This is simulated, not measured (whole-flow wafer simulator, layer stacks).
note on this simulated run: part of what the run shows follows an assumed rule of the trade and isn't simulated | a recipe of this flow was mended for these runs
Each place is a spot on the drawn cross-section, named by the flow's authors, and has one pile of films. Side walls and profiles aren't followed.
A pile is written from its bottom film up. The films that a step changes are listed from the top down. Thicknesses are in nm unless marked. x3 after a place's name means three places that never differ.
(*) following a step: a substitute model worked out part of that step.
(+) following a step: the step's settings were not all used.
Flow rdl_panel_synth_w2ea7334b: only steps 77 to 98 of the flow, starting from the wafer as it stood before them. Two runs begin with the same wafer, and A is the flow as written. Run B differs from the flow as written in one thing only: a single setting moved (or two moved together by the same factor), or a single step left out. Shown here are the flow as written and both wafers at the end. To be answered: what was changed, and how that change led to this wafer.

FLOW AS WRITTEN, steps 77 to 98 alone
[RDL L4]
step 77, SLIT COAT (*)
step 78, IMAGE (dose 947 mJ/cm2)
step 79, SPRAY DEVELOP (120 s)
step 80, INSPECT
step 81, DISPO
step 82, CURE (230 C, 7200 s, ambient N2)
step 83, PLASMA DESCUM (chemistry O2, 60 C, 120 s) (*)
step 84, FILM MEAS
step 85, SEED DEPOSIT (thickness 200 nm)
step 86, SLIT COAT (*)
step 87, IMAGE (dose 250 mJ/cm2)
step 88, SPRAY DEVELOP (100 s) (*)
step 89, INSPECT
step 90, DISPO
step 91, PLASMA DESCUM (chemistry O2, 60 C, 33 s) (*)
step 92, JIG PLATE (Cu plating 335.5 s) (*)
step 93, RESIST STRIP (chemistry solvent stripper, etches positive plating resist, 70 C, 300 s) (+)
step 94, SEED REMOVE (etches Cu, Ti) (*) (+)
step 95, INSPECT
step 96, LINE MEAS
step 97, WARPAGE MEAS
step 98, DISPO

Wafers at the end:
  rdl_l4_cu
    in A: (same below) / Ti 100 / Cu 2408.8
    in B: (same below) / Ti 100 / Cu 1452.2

The reason: step 92, JIG PLATE: Cu plating 205.5 s was run, though the flow has Cu plating 335.5 s.

Step by step, how the change led to this:
  step 92, JIG PLATE (Cu plating 335.5 s) (*)
      rdl_l4_cu, rdl_l4_land, rdl_l4_via, rdl_l5_land x2: A Cu gains 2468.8 | B Cu gains 1512.2
